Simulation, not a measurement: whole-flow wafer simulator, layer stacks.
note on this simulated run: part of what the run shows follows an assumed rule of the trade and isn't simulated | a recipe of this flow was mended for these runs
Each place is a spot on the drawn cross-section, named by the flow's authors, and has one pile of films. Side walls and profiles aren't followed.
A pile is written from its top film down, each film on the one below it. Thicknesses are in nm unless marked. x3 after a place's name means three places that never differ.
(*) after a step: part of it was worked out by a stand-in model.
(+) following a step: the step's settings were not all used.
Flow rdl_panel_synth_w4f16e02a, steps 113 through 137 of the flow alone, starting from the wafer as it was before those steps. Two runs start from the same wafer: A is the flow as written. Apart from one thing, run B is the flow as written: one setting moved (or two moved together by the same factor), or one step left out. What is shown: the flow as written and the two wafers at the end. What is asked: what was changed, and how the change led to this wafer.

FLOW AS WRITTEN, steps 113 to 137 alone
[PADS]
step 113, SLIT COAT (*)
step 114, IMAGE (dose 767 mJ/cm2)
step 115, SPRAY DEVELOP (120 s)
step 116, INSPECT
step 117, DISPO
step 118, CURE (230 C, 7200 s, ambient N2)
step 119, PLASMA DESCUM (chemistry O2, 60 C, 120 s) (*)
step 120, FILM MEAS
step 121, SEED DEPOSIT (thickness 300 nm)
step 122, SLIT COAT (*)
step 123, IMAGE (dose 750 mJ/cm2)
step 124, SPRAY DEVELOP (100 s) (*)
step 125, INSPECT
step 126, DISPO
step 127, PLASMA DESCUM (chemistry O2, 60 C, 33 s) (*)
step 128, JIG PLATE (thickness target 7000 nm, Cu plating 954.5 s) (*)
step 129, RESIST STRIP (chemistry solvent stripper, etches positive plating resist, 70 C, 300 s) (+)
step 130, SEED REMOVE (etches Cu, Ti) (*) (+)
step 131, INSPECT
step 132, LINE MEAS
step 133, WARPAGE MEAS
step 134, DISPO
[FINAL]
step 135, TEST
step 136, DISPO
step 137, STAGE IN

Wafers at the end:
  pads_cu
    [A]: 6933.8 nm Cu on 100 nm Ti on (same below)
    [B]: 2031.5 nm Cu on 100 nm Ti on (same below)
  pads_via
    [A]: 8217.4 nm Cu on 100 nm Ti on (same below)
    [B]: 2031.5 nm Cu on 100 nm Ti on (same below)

What caused this: step 128, JIG PLATE: Cu plating 288.3 s was run, whereas the flow has Cu plating 954.5 s.

The path from the change to this, step by step:
  step 128, JIG PLATE (thickness target 7000 nm, Cu plating 954.5 s) (*)
      pads_cu, pads_land: A Cu gains 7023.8 | B Cu gains 2121.5
      pads_via: A Cu gains 8307.4 | B Cu gains 2121.5
